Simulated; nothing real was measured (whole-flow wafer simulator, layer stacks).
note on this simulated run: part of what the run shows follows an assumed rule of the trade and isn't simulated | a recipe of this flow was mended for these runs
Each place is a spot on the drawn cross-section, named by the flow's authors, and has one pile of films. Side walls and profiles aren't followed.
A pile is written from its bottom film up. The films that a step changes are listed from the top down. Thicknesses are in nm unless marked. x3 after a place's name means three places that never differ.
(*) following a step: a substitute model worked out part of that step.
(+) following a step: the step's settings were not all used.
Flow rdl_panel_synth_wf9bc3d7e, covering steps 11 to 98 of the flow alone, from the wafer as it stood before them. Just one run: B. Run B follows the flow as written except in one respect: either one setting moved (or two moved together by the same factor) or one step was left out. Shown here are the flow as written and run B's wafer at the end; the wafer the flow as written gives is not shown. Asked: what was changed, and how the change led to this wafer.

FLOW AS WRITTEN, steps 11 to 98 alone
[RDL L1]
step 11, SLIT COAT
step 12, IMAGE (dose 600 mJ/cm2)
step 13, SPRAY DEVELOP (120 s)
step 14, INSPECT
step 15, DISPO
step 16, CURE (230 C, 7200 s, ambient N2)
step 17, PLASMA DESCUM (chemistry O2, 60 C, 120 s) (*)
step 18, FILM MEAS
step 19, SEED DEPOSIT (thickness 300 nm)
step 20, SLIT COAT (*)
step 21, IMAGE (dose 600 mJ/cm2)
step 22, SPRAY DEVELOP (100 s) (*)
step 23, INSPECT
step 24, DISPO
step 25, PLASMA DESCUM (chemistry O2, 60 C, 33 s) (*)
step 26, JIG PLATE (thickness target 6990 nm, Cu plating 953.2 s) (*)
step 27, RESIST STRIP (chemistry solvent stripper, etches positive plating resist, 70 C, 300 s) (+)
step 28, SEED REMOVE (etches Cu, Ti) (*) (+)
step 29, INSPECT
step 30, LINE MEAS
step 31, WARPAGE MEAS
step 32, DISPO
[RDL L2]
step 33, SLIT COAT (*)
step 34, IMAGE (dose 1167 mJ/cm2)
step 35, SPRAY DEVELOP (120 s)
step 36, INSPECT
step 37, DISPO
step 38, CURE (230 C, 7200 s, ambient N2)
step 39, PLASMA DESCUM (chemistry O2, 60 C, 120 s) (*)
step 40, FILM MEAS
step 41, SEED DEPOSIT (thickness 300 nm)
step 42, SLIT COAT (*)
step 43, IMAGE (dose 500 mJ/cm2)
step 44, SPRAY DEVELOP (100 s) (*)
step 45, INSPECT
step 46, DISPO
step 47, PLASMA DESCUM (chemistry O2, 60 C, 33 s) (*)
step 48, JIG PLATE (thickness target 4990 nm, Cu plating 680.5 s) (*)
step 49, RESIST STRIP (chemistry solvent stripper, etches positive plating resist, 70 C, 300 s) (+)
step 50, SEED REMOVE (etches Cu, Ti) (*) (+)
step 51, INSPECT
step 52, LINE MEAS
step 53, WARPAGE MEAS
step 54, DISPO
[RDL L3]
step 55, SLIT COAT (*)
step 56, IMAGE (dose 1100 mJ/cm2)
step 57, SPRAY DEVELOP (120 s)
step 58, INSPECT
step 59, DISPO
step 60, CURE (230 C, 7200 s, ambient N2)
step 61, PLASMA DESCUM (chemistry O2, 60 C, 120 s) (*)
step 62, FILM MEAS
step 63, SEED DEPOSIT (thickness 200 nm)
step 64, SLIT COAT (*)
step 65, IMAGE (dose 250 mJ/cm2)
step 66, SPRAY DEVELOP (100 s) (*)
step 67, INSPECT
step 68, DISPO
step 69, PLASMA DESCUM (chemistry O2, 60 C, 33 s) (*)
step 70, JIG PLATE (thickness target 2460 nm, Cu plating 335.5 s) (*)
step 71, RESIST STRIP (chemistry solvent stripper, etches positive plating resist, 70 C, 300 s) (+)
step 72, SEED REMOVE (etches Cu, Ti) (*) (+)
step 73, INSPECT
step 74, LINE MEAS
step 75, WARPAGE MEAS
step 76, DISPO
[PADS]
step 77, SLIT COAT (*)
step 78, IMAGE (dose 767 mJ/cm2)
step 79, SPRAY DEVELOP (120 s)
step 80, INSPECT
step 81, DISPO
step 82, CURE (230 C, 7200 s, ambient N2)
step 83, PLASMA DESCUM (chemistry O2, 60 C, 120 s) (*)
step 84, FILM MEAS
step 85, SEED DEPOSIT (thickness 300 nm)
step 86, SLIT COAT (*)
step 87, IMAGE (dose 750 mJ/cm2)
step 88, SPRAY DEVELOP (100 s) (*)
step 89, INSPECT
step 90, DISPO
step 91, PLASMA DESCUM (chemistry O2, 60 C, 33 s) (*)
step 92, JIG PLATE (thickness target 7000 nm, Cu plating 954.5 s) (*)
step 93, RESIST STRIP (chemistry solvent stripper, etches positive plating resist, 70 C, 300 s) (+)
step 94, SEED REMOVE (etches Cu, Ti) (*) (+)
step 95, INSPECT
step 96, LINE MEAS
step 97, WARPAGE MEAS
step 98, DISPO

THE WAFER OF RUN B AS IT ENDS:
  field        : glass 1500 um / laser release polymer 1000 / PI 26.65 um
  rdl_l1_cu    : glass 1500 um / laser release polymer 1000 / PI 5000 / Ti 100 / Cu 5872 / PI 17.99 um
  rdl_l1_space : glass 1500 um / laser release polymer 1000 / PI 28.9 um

What caused this: step 26, JIG PLATE: Cu plating 810.2 s was run, while the flow as written has Cu plating 953.2 s.

How this came from the change, step by step:
  step 26, JIG PLATE (thickness target 6990 nm, Cu plating 953.2 s) (*)
      rdl_l1_cu, rdl_l1_via, rdl_l1_rim, rdl_l2_land, rdl_l2_via: Cu gains 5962 (in the flow as written it would be: Cu gains 7014.2)
  step 33, SLIT COAT (*)
      rdl_l1_space: PI gains 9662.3 (in the flow as written it would be: PI gains 10.38 um)
      field, rdl_l3_cu, rdl_l3_space and 7 more: PI gains 7818.9 (in the flow as written it would be: PI gains 8062.5)
      (and at 4 other places as well)
  step 42, SLIT COAT (*)
      rdl_l2_cu, rdl_l2_space: ILINE-POS-THICK-GRADE-A gains 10 um (new film) (in the flow as written it would be: ILINE-POS-THICK-GRADE-A gains 10.13 um (new film))
      rdl_l1_space: ILINE-POS-THICK-GRADE-A gains 10.38 um (new film) (in the flow as written it would be: ILINE-POS-THICK-GRADE-A gains 10.52 um (new film))
      (and at 2 other places as well)
  step 44, SPRAY DEVELOP (100 s) (*)
      rdl_l2_cu: ILINE-POS-THICK-GRADE-A loses 10 um (all of it) (in the flow as written it would be: ILINE-POS-THICK-GRADE-A loses 10.13 um (all of it))
      rdl_l2_via: ILINE-POS-THICK-GRADE-A loses 12.67 um (all of it) (in the flow as written it would be: ILINE-POS-THICK-GRADE-A loses 12.5 um (all of it))
  step 49, RESIST STRIP (chemistry solvent stripper, etches positive plating resist, 70 C, 300 s) (+)
      rdl_l2_space: ILINE-POS-THICK-GRADE-A loses 9972.2 (all of it) (in the flow as written it would be: ILINE-POS-THICK-GRADE-A loses 10.1 um (all of it))
      rdl_l1_space: ILINE-POS-THICK-GRADE-A loses 10.35 um (all of it) (in the flow as written it would be: ILINE-POS-THICK-GRADE-A loses 10.49 um (all of it))
      (and at 1 other place as well)
  step 55, SLIT COAT (*)
      rdl_l2_space: PI gains 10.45 um (in the flow as written it would be: PI gains 10.58 um)
      rdl_l2_land: PI gains 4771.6 (new film) (in the flow as written it would be: PI gains 4645.3 (new film))
      (and at 1 other place as well)
  step 86, SLIT COAT (*)
      rdl_l1_cu: ILINE-POS-THICK-GRADE-A gains 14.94 um (new film) (in the flow as written it would be: ILINE-POS-THICK-GRADE-A gains 14.96 um (new film))
      rdl_l1_space: ILINE-POS-THICK-GRADE-A gains 15.01 um (new film) (in the flow as written it would be: ILINE-POS-THICK-GRADE-A gains 15.05 um (new film))
      (and at 6 other places as well)
  step 93, RESIST STRIP (chemistry solvent stripper, etches positive plating resist, 70 C, 300 s) (+)
      rdl_l1_cu: ILINE-POS-THICK-GRADE-A loses 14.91 um (all of it) (in the flow as written it would be: ILINE-POS-THICK-GRADE-A loses 14.93 um (all of it))
      rdl_l1_space: ILINE-POS-THICK-GRADE-A loses 14.98 um (all of it) (in the flow as written it would be: ILINE-POS-THICK-GRADE-A loses 15.02 um (all of it))
      (and at 6 other places as well)
